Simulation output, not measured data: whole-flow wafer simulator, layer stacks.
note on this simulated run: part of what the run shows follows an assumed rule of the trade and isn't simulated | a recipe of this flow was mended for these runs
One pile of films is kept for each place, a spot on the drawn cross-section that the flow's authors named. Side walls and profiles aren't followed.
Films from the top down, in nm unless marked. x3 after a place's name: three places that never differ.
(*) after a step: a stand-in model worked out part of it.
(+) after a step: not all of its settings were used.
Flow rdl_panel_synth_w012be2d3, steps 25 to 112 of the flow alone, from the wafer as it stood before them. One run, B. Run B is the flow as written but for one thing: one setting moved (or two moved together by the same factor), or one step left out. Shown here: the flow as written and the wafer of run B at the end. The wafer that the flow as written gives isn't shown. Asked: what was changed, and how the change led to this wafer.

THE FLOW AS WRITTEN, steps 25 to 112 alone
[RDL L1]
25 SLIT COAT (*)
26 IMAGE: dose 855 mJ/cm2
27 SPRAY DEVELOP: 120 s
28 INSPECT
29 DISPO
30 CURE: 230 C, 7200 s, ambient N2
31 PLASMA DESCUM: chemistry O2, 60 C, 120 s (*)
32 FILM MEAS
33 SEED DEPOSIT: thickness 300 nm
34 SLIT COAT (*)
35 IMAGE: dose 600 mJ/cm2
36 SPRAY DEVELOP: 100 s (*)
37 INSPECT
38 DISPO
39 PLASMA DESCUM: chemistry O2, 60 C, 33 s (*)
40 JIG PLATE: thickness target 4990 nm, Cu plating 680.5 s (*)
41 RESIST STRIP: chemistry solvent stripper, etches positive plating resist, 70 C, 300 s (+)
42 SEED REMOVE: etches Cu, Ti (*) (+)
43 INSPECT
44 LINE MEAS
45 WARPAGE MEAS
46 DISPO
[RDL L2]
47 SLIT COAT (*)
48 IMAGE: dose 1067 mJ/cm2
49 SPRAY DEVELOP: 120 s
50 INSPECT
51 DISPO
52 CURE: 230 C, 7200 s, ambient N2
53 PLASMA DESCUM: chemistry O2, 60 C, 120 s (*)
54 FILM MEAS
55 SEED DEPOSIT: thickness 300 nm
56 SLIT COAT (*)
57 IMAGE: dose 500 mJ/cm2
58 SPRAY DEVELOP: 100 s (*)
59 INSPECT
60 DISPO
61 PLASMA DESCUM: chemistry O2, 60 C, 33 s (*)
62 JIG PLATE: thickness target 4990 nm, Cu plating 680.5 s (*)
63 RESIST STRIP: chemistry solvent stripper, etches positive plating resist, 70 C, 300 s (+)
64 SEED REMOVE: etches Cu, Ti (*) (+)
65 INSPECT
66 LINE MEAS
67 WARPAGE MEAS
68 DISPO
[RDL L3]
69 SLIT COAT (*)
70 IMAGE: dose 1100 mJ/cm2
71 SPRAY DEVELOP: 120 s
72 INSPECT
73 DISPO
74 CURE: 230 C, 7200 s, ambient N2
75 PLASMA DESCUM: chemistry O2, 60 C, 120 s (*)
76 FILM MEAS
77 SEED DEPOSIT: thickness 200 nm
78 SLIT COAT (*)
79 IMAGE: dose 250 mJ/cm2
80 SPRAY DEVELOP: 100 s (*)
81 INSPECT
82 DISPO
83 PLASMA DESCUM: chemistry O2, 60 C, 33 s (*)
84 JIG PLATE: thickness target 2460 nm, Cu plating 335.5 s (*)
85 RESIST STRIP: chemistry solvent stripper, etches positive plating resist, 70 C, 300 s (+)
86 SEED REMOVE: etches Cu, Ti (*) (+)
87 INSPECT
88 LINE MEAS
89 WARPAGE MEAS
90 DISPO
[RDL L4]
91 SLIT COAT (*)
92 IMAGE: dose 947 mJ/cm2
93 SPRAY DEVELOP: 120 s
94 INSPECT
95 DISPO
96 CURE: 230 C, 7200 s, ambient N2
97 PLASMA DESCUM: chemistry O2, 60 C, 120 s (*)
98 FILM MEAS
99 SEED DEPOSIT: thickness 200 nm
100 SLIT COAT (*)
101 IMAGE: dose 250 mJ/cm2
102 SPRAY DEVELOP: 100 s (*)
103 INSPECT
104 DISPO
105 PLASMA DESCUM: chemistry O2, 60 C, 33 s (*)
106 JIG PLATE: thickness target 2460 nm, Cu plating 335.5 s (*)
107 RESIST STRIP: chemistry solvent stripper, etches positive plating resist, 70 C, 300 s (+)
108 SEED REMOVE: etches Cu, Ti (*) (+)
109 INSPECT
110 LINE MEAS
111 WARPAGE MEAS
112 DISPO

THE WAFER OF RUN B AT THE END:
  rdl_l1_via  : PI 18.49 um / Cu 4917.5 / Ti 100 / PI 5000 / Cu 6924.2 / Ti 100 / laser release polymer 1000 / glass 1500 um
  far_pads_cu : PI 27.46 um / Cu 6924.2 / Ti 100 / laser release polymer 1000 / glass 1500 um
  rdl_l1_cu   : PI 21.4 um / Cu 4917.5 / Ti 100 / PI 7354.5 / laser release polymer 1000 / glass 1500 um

The cause: step 27, SPRAY DEVELOP: 120 s, was left out.

How the change led to this, step by step:
  34 SLIT COAT (*)
      rdl_l1_land: ILINE-POS-THICK-GRADE-A +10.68 um (new film) (as written it would be: ILINE-POS-THICK-GRADE-A +9677 (new film))
      far_pads_cu: ILINE-POS-THICK-GRADE-A +10.7 um (new film) (as written it would be: ILINE-POS-THICK-GRADE-A +10.3 um (new film))
      (and at 3 more places)
  36 SPRAY DEVELOP: 100 s (*)
      rdl_l1_land: ILINE-POS-THICK-GRADE-A -10.68 um (all of it) (as written it would be: ILINE-POS-THICK-GRADE-A -9677 (all of it))
      rdl_l1_cu: ILINE-POS-THICK-GRADE-A -12.6 um (all of it) (as written it would be: ILINE-POS-THICK-GRADE-A -12.38 um (all of it))
      (and at 1 more place)
  41 RESIST STRIP: chemistry solvent stripper, etches positive plating resist, 70 C, 300 s (+)
      far_pads_cu: ILINE-POS-THICK-GRADE-A -10.67 um (all of it) (as written it would be: ILINE-POS-THICK-GRADE-A -10.27 um (all of it))
      rdl_l1_space: ILINE-POS-THICK-GRADE-A -12.55 um (all of it) (as written it would be: ILINE-POS-THICK-GRADE-A -12.36 um (all of it))
  47 SLIT COAT (*)
      far_pads_cu: PI +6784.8 (as written it would be: PI +7707.8)
      rdl_l1_cu: PI +4824.9 (new film) (as written it would be: PI +5962.6 (new film))
      (and at 3 more places)
  56 SLIT COAT (*)
      far_pads_cu: ILINE-POS-THICK-GRADE-A +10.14 um (new film) (as written it would be: ILINE-POS-THICK-GRADE-A +9933.1 (new film))
      rdl_l1_cu: ILINE-POS-THICK-GRADE-A +10.28 um (new film) (as written it would be: ILINE-POS-THICK-GRADE-A +10.04 um (new film))
      (and at 3 more places)
  63 RESIST STRIP: chemistry solvent stripper, etches positive plating resist, 70 C, 300 s (+)
      far_pads_cu: ILINE-POS-THICK-GRADE-A -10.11 um (all of it) (as written it would be: ILINE-POS-THICK-GRADE-A -9903.4 (all of it))
      rdl_l1_cu: ILINE-POS-THICK-GRADE-A -10.25 um (all of it) (as written it would be: ILINE-POS-THICK-GRADE-A -10.01 um (all of it))
      (and at 3 more places)
  69 SLIT COAT (*)
      far_pads_cu: PI +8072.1 (as written it would be: PI +7887)
      rdl_l1_cu: PI +8104.4 (as written it would be: PI +7912.4)
      (and at 3 more places)
  78 SLIT COAT (*)
      rdl_l1_via: ILINE-POS-THICK-GRADE-A +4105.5 (new film) (as written it would be: ILINE-POS-THICK-GRADE-A +4607.1 (new film))
  85 RESIST STRIP: chemistry solvent stripper, etches positive plating resist, 70 C, 300 s (+)
      rdl_l1_via: ILINE-POS-THICK-GRADE-A -4075.8 (all of it) (as written it would be: ILINE-POS-THICK-GRADE-A -4577.4 (all of it))
  91 SLIT COAT (*)
      far_pads_cu: PI +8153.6 (as written it would be: PI +7829.7)
      rdl_l1_cu: PI +8470.1 (as written it would be: PI +8062.8)
      (and at 3 more places)
  100 SLIT COAT (*)
      rdl_l1_space: ILINE-POS-THICK-GRADE-A +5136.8 (new film) (as written it would be: ILINE-POS-THICK-GRADE-A +5250.1 (new film))
      rdl_l1_land: ILINE-POS-THICK-GRADE-A +4641.4 (new film) (as written it would be: ILINE-POS-THICK-GRADE-A +4744.6 (new film))
      (and at 1 more place)
  107 RESIST STRIP: chemistry solvent stripper, etches positive plating resist, 70 C, 300 s (+)
      rdl_l1_space: ILINE-POS-THICK-GRADE-A -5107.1 (all of it) (as written it would be: ILINE-POS-THICK-GRADE-A -5220.4 (all of it))
      rdl_l1_land: ILINE-POS-THICK-GRADE-A -4611.7 (all of it) (as written it would be: ILINE-POS-THICK-GRADE-A -4714.9 (all of it))
      (and at 1 more place)
Counting metal films that touch as one body, rdl_l1_via has 2 bodies (between them, from the top down: PI 5000); the flow as written gives 1 body.
